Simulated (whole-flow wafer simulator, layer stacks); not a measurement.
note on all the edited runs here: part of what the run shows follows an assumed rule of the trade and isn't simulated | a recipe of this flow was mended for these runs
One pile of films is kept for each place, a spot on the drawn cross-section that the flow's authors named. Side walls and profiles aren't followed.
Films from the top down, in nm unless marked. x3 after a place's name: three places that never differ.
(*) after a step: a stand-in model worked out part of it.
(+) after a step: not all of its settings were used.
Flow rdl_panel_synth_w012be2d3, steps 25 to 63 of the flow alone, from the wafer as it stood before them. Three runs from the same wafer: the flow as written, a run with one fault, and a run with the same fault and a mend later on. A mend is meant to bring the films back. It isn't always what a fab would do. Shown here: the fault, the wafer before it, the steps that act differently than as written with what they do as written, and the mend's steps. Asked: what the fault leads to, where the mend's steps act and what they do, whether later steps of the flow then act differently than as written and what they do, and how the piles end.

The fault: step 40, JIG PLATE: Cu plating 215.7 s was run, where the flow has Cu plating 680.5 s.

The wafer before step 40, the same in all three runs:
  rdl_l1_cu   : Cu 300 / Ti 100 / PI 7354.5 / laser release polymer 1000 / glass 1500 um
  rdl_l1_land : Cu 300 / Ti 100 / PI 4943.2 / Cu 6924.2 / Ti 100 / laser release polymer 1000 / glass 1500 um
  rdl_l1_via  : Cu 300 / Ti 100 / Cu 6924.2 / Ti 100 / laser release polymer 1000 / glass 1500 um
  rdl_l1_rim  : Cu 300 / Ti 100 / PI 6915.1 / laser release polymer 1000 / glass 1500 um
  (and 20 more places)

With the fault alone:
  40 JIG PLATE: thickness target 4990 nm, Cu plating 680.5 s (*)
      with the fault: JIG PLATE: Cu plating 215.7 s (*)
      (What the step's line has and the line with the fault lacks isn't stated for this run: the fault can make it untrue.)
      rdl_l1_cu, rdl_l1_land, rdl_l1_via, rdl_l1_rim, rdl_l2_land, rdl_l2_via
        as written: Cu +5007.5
        with the fault: Cu +1587.3
  Later steps of the flow that act differently than as written:
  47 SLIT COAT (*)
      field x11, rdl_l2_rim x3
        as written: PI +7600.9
        with the fault: PI +6842.4
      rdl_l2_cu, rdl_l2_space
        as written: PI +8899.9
        with the fault: PI +7246
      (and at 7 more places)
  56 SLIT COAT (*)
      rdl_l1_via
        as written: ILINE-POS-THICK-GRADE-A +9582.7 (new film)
        with the fault: ILINE-POS-THICK-GRADE-A +10.24 um (new film)
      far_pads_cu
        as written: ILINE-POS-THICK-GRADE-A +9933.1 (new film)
        with the fault: ILINE-POS-THICK-GRADE-A +9477.8 (new film)
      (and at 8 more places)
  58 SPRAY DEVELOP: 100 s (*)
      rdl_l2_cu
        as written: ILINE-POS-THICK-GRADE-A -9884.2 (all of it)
        with the fault: ILINE-POS-THICK-GRADE-A -9436.5 (all of it)
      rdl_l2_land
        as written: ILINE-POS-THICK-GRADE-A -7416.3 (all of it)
        with the fault: ILINE-POS-THICK-GRADE-A -7936.6 (all of it)
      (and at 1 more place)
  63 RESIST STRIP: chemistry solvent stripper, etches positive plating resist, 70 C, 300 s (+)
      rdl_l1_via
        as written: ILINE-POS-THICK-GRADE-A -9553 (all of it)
        with the fault: ILINE-POS-THICK-GRADE-A -10.21 um (all of it)
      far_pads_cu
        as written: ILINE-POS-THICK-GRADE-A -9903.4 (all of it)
        with the fault: ILINE-POS-THICK-GRADE-A -9448.1 (all of it)
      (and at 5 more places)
  At the end the piles differ from the flow's by more than 2% or 0.5 nm, whichever is larger, at field x11, far_pads_cu, rdl_l1_cu and 11 more.
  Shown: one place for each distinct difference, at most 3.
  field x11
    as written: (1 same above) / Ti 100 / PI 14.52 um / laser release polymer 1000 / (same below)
    with the fault: (1 same above) / Ti 100 / PI 13.76 um / laser release polymer 1000 / (same below)
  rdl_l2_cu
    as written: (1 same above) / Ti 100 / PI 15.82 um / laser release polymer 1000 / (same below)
    with the fault: (1 same above) / Ti 100 / PI 14.16 um / laser release polymer 1000 / (same below)
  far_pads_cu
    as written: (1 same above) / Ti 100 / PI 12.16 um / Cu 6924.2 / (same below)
    with the fault: (1 same above) / Ti 100 / PI 10.52 um / Cu 6924.2 / (same below)

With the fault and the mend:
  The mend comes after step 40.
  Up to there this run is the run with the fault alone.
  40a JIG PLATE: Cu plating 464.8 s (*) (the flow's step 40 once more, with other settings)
      rdl_l1_cu, rdl_l1_land, rdl_l1_via, rdl_l1_rim, rdl_l2_land, rdl_l2_via
        Cu +3420.3
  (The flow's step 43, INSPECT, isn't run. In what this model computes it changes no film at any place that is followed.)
  No later step of the flow acts differently than as written at any place that is followed.
  At the end the piles are the same as the flow's at every place that both follow.
